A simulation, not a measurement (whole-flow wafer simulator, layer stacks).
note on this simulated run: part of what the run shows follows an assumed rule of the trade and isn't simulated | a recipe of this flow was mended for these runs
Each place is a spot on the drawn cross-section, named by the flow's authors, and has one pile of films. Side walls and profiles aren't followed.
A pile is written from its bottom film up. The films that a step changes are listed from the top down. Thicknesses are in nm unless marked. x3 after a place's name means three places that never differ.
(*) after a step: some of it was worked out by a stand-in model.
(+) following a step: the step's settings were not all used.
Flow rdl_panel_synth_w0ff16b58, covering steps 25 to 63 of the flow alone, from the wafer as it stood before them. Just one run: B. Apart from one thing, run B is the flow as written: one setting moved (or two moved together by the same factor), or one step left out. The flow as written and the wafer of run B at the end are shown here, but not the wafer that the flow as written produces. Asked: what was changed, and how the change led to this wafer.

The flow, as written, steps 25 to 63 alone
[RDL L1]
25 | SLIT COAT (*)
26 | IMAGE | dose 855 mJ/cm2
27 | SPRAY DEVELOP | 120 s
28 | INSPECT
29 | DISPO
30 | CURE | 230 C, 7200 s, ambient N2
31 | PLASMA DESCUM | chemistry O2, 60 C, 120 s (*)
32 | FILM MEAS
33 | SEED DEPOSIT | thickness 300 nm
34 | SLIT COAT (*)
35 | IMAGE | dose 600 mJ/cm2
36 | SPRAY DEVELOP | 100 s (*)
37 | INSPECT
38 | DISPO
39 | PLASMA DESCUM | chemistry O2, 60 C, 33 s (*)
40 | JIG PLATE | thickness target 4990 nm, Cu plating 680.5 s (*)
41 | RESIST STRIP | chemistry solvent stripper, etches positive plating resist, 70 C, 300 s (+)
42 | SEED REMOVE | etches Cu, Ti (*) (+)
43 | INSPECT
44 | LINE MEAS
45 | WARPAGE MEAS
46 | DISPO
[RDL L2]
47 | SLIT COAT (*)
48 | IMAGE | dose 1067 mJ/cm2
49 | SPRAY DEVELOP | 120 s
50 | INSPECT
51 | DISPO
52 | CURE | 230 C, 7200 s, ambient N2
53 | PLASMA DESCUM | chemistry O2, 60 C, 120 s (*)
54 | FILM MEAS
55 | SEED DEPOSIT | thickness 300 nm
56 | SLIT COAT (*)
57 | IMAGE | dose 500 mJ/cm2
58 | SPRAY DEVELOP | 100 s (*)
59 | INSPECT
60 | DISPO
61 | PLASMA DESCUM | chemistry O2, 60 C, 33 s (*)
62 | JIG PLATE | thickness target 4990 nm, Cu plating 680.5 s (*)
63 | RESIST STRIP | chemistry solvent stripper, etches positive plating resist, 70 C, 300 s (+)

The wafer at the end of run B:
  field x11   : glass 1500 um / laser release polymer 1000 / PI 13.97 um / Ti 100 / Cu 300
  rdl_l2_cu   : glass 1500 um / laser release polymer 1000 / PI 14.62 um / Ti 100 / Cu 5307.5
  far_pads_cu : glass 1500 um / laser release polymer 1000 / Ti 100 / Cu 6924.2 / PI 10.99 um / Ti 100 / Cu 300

Cause: step 40, JIG PLATE: Cu plating 347.7 s was run, though the flow has Cu plating 680.5 s.

How this came from the change, step by step:
  40 | JIG PLATE | thickness target 4990 nm, Cu plating 680.5 s (*)
      rdl_l1_cu, rdl_l1_land, rdl_l1_via, rdl_l1_rim, rdl_l2_land, rdl_l2_via: Cu gains 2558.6 (in the flow as written it would be: Cu gains 5007.5)
  47 | SLIT COAT (*)
      field x11, rdl_l2_rim x3: PI gains 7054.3 (in the flow as written it would be: PI gains 7600.9)
      rdl_l2_cu, rdl_l2_space: PI gains 7707.8 (in the flow as written it would be: PI gains 8899.9)
      (also at 5 further places)
  56 | SLIT COAT (*)
      rdl_l1_via: ILINE-POS-THICK-GRADE-A gains 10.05 um (new film) (in the flow as written it would be: ILINE-POS-THICK-GRADE-A gains 9582.7 (new film))
      rdl_l2_cu, rdl_l2_space: ILINE-POS-THICK-GRADE-A gains 9562.4 (new film) (in the flow as written it would be: ILINE-POS-THICK-GRADE-A gains 9884.2 (new film))
      (also at 7 further places)
  58 | SPRAY DEVELOP | 100 s (*)
      rdl_l2_cu: ILINE-POS-THICK-GRADE-A loses 9562.4 (all of it) (in the flow as written it would be: ILINE-POS-THICK-GRADE-A loses 9884.2 (all of it))
      rdl_l2_land: ILINE-POS-THICK-GRADE-A loses 7782.4 (all of it) (in the flow as written it would be: ILINE-POS-THICK-GRADE-A loses 7416.3 (all of it))
      (also at 1 further place)
  63 | RESIST STRIP | chemistry solvent stripper, etches positive plating resist, 70 C, 300 s (+)
      rdl_l1_via: ILINE-POS-THICK-GRADE-A loses 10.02 um (all of it) (in the flow as written it would be: ILINE-POS-THICK-GRADE-A loses 9553 (all of it))
      far_pads_cu: ILINE-POS-THICK-GRADE-A loses 9583.2 (all of it) (in the flow as written it would be: ILINE-POS-THICK-GRADE-A loses 9903.4 (all of it))
      (also at 5 further places)
